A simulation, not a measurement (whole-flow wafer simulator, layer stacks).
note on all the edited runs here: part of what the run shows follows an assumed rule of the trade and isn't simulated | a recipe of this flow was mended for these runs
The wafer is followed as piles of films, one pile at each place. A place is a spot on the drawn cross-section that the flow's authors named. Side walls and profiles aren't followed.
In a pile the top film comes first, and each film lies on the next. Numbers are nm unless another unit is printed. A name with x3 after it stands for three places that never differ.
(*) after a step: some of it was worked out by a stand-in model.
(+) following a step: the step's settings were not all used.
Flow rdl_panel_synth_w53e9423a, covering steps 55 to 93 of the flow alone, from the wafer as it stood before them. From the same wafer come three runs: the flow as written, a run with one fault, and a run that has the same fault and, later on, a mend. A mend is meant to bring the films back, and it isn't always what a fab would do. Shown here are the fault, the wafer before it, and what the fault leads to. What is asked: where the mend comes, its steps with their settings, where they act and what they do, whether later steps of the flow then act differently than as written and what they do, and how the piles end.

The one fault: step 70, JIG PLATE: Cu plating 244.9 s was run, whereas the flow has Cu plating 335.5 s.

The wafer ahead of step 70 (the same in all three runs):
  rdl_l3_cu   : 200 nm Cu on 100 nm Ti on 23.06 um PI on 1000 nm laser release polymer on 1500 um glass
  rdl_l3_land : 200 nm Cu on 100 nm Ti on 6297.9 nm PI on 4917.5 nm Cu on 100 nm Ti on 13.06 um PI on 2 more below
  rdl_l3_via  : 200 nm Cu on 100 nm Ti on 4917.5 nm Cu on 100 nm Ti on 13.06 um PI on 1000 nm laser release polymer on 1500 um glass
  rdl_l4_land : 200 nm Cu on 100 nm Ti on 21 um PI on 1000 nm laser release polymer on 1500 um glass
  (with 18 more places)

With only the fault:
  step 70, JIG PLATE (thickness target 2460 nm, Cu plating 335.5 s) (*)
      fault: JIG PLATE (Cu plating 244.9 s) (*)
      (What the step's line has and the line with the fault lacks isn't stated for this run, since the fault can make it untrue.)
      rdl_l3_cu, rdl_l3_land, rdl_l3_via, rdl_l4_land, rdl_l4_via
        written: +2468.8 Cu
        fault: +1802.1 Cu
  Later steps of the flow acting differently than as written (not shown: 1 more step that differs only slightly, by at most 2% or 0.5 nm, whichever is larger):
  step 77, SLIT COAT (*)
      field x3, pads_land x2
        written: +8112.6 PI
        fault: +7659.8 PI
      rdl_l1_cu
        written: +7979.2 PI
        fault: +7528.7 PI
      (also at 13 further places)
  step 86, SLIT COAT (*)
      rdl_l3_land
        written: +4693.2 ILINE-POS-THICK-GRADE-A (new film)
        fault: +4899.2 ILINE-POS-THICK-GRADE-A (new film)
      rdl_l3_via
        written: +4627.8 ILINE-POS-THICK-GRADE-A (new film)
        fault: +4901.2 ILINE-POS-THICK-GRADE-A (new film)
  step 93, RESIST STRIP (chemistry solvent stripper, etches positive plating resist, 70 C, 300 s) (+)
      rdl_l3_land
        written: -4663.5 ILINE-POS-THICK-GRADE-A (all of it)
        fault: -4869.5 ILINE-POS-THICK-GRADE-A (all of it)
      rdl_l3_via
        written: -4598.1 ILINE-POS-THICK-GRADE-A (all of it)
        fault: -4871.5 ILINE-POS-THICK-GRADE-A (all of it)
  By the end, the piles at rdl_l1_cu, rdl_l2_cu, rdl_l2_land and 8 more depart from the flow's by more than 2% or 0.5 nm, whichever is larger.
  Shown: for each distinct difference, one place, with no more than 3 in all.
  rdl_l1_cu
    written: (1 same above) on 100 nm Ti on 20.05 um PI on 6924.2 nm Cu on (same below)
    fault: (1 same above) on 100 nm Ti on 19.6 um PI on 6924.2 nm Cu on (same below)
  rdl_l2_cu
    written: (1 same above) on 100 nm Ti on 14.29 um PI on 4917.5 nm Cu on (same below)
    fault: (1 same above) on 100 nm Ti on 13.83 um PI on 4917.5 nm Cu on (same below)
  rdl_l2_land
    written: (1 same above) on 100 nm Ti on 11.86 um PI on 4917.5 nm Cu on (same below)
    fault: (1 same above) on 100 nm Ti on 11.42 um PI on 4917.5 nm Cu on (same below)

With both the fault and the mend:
  After step 70 comes the mend.
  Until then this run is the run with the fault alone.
  step 70a, JIG PLATE (Cu plating 90.59 s) (*) (a further turn of the flow's step 70, with different settings)
      rdl_l3_cu, rdl_l3_land, rdl_l3_via, rdl_l4_land, rdl_l4_via
        +666.6 Cu
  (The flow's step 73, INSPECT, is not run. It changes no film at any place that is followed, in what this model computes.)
  None of the later steps of the flow differs from how it acts as written, at any place that is followed, by more than 2% or 0.5 nm, whichever is larger.
  When the end is reached, the piles differ only a little from the flow's at the places that both follow, at most by 2% or 0.5 nm, whichever is larger.
